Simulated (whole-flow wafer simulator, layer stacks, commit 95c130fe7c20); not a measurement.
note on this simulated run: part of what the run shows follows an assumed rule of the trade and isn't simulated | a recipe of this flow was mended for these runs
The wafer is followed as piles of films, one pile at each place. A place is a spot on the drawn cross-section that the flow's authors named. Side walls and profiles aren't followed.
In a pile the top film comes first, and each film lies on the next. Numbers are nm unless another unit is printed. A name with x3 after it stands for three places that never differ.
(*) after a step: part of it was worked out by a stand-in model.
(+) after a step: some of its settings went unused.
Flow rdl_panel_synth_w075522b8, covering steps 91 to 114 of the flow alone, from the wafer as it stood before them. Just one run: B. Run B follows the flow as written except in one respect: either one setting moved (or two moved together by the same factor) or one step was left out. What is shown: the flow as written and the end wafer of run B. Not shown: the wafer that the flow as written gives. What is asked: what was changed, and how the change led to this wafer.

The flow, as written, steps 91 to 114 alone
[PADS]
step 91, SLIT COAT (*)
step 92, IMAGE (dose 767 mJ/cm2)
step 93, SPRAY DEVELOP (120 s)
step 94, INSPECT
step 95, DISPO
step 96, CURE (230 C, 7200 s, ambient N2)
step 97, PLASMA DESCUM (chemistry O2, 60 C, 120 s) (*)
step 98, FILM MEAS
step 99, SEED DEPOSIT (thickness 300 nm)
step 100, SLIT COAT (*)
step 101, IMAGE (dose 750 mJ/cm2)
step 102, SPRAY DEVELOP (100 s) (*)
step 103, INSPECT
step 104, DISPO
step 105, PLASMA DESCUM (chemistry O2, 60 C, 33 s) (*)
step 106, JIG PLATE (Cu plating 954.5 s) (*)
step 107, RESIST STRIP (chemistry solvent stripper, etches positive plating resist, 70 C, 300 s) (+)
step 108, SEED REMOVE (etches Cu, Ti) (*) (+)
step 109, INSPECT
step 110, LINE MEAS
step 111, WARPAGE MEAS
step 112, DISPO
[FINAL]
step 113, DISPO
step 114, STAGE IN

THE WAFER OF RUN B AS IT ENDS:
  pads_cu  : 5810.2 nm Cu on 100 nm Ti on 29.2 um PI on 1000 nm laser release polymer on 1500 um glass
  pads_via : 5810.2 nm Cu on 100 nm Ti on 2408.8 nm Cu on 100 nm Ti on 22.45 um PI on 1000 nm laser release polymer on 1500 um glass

What caused this: step 106, JIG PLATE: Cu plating 801.8 s was run, while the flow as written has Cu plating 954.5 s.

Step by step, how the change led to this:
  step 106, JIG PLATE (Cu plating 954.5 s) (*)
      pads_cu, pads_land: Cu gains 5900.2 (as written it would have been: Cu gains 7023.8)
      pads_via: Cu gains 5900.2 (as written it would have been: Cu gains 8307.4)
